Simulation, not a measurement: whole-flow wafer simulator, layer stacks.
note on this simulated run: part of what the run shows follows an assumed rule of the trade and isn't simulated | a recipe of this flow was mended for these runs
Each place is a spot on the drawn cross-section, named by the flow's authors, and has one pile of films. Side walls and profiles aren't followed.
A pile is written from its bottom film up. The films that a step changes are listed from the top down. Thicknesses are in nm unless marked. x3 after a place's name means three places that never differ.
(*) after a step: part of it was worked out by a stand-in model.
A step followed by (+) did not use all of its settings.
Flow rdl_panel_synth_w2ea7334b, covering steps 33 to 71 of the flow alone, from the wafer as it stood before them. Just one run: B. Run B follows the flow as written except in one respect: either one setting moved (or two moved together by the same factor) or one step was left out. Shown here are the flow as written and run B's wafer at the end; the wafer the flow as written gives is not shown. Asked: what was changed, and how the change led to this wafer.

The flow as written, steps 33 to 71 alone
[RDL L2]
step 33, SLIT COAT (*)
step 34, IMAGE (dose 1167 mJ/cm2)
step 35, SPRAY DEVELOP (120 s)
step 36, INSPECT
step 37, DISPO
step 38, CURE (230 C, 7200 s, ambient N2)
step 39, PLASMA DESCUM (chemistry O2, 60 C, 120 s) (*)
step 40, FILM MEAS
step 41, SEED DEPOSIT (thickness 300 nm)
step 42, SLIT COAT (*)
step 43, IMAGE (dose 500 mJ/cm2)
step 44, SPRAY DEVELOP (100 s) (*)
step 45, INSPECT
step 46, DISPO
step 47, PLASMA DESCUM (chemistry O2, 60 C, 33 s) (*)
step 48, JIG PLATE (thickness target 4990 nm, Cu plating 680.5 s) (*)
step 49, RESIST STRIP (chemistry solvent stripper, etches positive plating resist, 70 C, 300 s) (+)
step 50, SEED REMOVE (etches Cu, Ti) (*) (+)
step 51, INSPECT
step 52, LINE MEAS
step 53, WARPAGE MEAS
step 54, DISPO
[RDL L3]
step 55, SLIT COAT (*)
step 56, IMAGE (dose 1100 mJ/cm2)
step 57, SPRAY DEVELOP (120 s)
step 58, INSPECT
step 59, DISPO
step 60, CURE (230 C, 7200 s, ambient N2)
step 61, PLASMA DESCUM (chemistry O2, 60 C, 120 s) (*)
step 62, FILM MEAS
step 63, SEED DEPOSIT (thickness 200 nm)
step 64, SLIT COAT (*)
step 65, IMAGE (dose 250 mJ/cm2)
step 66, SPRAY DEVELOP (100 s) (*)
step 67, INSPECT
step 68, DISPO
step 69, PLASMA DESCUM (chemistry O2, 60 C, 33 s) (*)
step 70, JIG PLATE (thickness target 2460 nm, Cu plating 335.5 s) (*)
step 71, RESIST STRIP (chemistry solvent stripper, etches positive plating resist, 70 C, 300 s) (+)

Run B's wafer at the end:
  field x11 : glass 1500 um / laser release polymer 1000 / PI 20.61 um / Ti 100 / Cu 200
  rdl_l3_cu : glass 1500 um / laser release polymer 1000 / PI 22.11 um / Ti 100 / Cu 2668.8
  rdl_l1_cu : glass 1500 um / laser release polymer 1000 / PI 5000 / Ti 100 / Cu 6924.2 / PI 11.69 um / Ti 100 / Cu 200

The reason: step 48, JIG PLATE: Cu plating 509 s was run, whereas the flow has Cu plating 680.5 s.

The path from the change to this, step by step:
  step 48, JIG PLATE (thickness target 4990 nm, Cu plating 680.5 s) (*)
      rdl_l2_cu, rdl_l2_land, rdl_l2_via, rdl_l2_rim, rdl_l3_land, rdl_l3_via: Cu gains 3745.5 (in the flow as written it would be: Cu gains 5007.5)
  step 55, SLIT COAT (*)
      rdl_l2_space: PI gains 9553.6 (in the flow as written it would be: PI gains 10.58 um)
      field x11, rdl_l4_land x2: PI gains 7545.1 (in the flow as written it would be: PI gains 7936.4)
      (as well as at 10 more places)
  step 64, SLIT COAT (*)
      rdl_l2_space: ILINE-POS-THICK-GRADE-A gains 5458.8 (new film) (in the flow as written it would be: ILINE-POS-THICK-GRADE-A gains 5624.6 (new film))
      rdl_l1_rim: ILINE-POS-THICK-GRADE-A gains 4888.7 (new film) (in the flow as written it would be: ILINE-POS-THICK-GRADE-A gains 5077.5 (new film))
      (as well as at 3 more places)
  step 66, SPRAY DEVELOP (100 s) (*)
      rdl_l3_land: ILINE-POS-THICK-GRADE-A loses 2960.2 (all of it) (in the flow as written it would be: ILINE-POS-THICK-GRADE-A loses 2880.1 (all of it))
  step 71, RESIST STRIP (chemistry solvent stripper, etches positive plating resist, 70 C, 300 s) (+)
      rdl_l2_space: ILINE-POS-THICK-GRADE-A loses 5429.1 (all of it) (in the flow as written it would be: ILINE-POS-THICK-GRADE-A loses 5594.9 (all of it))
      rdl_l1_rim: ILINE-POS-THICK-GRADE-A loses 4859 (all of it) (in the flow as written it would be: ILINE-POS-THICK-GRADE-A loses 5047.8 (all of it))
      (as well as at 2 more places)
